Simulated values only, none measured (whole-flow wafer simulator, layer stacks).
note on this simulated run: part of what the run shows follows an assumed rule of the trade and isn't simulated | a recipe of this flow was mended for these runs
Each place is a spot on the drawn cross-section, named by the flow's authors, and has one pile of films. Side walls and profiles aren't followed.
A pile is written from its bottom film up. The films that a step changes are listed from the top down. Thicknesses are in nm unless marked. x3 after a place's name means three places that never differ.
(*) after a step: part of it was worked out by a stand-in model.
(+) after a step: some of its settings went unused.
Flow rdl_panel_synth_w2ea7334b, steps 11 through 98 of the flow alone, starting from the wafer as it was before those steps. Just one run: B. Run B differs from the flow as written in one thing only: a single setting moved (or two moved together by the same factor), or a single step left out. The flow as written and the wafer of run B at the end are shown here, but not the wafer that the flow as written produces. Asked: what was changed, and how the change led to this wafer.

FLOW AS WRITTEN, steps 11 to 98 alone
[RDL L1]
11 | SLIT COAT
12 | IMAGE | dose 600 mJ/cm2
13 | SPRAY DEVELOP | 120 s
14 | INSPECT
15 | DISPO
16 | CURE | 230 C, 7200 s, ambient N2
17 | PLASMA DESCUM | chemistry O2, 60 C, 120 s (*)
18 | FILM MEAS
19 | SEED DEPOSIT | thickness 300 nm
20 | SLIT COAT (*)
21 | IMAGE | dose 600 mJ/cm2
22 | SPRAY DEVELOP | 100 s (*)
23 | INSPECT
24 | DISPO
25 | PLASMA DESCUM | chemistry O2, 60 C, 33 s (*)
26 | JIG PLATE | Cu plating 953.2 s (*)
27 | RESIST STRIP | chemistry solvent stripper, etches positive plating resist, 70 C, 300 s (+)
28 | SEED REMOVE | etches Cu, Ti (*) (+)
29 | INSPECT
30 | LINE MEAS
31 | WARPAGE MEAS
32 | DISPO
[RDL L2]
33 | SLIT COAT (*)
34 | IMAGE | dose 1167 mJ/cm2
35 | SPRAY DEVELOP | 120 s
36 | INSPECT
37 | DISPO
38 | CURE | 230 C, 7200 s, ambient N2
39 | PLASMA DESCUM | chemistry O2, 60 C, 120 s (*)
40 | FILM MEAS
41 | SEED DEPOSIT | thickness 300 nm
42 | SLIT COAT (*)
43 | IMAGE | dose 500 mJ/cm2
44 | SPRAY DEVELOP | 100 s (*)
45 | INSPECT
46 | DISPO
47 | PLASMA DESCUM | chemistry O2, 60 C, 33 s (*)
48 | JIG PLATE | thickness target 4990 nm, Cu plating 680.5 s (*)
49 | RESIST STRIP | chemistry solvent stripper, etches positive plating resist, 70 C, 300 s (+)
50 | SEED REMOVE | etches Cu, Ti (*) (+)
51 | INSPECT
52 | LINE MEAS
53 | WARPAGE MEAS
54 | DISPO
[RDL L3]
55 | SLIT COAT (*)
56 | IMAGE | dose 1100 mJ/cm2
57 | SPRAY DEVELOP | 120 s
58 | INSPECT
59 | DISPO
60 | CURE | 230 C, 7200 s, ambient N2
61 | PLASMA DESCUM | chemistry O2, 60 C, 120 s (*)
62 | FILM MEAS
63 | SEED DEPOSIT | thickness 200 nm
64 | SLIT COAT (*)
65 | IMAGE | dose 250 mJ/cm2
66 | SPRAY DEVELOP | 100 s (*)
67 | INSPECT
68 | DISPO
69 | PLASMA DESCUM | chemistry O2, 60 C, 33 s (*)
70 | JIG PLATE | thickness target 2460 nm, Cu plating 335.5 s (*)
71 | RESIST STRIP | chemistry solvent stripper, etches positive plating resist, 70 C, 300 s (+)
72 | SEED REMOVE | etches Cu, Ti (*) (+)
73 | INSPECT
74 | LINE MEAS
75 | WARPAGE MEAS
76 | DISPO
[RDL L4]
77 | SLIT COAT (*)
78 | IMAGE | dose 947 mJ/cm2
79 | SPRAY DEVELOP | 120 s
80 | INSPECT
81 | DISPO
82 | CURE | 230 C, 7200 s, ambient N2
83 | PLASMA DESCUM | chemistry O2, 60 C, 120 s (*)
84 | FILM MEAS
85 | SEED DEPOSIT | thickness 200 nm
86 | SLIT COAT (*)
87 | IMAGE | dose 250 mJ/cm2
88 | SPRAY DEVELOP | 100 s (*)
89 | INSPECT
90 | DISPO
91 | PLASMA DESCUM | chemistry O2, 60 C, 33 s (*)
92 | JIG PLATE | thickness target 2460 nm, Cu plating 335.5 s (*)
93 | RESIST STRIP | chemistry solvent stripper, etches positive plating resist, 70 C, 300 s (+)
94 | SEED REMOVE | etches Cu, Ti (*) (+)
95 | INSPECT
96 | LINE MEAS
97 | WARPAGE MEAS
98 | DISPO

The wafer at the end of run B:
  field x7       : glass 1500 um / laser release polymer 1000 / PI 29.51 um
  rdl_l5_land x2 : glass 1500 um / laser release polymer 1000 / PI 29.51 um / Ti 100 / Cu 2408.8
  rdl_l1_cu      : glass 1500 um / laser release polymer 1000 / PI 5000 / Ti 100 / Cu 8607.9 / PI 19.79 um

The reason: step 26, JIG PLATE: Cu plating 1182 s was run, while the flow as written has Cu plating 953.2 s.

How this came from the change, step by step:
  26 | JIG PLATE | Cu plating 953.2 s (*)
      rdl_l1_cu, rdl_l1_via, rdl_l1_rim, rdl_l2_land, rdl_l2_via: Cu gains 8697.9 (it would be, as written: Cu gains 7014.2)
  33 | SLIT COAT (*)
      rdl_l2_cu, rdl_l2_space: PI gains 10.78 um (it would be, as written: PI gains 9908.1)
      field x7, rdl_l3_cu, rdl_l3_space and 9 more: PI gains 8459.9 (it would be, as written: PI gains 8062.5)
      (also at 4 further places)
  42 | SLIT COAT (*)
      rdl_l1_via: ILINE-POS-THICK-GRADE-A gains 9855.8 (new film) (it would be, as written: ILINE-POS-THICK-GRADE-A gains 10.08 um (new film))
      rdl_l2_cu, rdl_l2_space: ILINE-POS-THICK-GRADE-A gains 10.32 um (new film) (it would be, as written: ILINE-POS-THICK-GRADE-A gains 10.13 um (new film))
      (also at 3 further places)
  44 | SPRAY DEVELOP | 100 s (*)
      rdl_l2_cu: ILINE-POS-THICK-GRADE-A loses 10.32 um (all of it) (it would be, as written: ILINE-POS-THICK-GRADE-A loses 10.13 um (all of it))
      rdl_l2_land: ILINE-POS-THICK-GRADE-A loses 6922.9 (all of it) (it would be, as written: ILINE-POS-THICK-GRADE-A loses 7139.5 (all of it))
      (also at 1 further place)
  49 | RESIST STRIP | chemistry solvent stripper, etches positive plating resist, 70 C, 300 s (+)
      rdl_l1_via: ILINE-POS-THICK-GRADE-A loses 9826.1 (all of it) (it would be, as written: ILINE-POS-THICK-GRADE-A loses 10.05 um (all of it))
      rdl_l1_space: ILINE-POS-THICK-GRADE-A loses 10.7 um (all of it) (it would be, as written: ILINE-POS-THICK-GRADE-A loses 10.49 um (all of it))
      (also at 1 further place)
  55 | SLIT COAT (*)
      rdl_l1_space: PI gains 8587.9 (it would be, as written: PI gains 8409.5)
      rdl_l1_via: PI gains 7821.2 (it would be, as written: PI gains 8010.4)
      (also at 4 further places)
  64 | SLIT COAT (*)
      rdl_l1_via: ILINE-POS-THICK-GRADE-A gains 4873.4 (new film) (it would be, as written: ILINE-POS-THICK-GRADE-A gains 4989.6 (new film))
      rdl_l2_land: ILINE-POS-THICK-GRADE-A gains 4063.3 (new film) (it would be, as written: ILINE-POS-THICK-GRADE-A gains 4157.2 (new film))
      (also at 1 further place)
  71 | RESIST STRIP | chemistry solvent stripper, etches positive plating resist, 70 C, 300 s (+)
      rdl_l1_via: ILINE-POS-THICK-GRADE-A loses 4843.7 (all of it) (it would be, as written: ILINE-POS-THICK-GRADE-A loses 4959.9 (all of it))
      rdl_l2_land: ILINE-POS-THICK-GRADE-A loses 4033.6 (all of it) (it would be, as written: ILINE-POS-THICK-GRADE-A loses 4127.5 (all of it))
      (also at 1 further place)
